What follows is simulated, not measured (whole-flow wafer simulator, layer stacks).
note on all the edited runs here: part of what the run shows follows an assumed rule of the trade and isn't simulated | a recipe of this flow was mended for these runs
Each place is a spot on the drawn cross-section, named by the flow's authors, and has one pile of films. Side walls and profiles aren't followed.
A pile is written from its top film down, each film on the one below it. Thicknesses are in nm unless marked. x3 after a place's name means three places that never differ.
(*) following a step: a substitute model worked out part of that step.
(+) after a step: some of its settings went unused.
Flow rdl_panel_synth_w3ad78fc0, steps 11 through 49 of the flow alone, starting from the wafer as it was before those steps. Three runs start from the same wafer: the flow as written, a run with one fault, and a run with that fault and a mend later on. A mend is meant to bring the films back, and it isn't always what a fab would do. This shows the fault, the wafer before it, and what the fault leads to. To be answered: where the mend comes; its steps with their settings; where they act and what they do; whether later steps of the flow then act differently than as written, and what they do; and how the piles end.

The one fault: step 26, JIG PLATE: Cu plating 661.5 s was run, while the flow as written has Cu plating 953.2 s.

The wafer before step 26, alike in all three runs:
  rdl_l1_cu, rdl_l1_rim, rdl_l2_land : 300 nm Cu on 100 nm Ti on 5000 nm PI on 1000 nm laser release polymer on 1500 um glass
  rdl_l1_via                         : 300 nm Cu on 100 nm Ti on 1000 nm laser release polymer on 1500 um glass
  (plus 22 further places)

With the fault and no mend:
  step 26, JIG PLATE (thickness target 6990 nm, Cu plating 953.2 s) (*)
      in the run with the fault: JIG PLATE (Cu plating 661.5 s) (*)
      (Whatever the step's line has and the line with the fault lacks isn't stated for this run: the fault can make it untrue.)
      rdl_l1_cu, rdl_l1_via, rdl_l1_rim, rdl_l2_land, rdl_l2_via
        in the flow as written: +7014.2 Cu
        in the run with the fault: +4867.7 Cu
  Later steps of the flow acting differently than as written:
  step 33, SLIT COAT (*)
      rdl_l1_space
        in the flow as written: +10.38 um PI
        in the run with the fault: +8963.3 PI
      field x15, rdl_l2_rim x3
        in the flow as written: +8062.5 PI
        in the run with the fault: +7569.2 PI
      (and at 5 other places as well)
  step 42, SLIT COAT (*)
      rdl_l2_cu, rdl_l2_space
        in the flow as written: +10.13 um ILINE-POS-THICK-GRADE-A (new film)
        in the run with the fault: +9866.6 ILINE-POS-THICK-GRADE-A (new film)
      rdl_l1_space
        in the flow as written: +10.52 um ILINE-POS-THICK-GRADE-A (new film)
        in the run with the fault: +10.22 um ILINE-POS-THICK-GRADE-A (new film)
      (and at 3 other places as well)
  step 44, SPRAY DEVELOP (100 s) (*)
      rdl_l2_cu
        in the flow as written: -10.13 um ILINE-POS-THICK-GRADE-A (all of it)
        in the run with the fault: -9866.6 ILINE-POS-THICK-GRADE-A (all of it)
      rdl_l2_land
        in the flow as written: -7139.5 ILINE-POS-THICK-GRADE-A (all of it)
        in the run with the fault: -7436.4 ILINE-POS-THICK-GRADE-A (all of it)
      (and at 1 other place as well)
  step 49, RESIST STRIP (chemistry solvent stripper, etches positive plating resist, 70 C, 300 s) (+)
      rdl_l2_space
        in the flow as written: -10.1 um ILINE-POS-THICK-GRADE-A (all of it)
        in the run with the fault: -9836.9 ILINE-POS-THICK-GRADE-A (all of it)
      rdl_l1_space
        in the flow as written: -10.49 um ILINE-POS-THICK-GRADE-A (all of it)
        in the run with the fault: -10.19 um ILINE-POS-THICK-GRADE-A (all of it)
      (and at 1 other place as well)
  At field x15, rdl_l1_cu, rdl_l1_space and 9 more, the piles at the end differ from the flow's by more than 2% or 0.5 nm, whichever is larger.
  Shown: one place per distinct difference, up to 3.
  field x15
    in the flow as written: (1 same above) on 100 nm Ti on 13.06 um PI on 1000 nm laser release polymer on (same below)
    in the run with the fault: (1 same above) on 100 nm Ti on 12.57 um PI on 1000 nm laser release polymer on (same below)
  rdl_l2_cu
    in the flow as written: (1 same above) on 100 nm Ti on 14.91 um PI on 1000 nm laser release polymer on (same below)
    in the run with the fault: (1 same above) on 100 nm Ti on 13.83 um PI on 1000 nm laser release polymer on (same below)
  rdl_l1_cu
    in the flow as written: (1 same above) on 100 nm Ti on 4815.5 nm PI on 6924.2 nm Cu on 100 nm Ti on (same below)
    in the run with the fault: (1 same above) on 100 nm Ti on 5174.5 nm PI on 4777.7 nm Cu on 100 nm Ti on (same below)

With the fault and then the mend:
  The mend follows step 26.
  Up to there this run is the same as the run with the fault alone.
  step 26a, JIG PLATE (Cu plating 291.7 s) (*) (the flow's step 26, run once more with other settings)
      rdl_l1_cu, rdl_l1_via, rdl_l1_rim, rdl_l2_land, rdl_l2_via
        +2146.5 Cu
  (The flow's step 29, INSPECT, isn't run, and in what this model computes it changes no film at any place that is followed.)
  None of the later steps of the flow acts differently than as written at any place that is followed.
  By the end, the piles equal the flow's at every place that both follow.
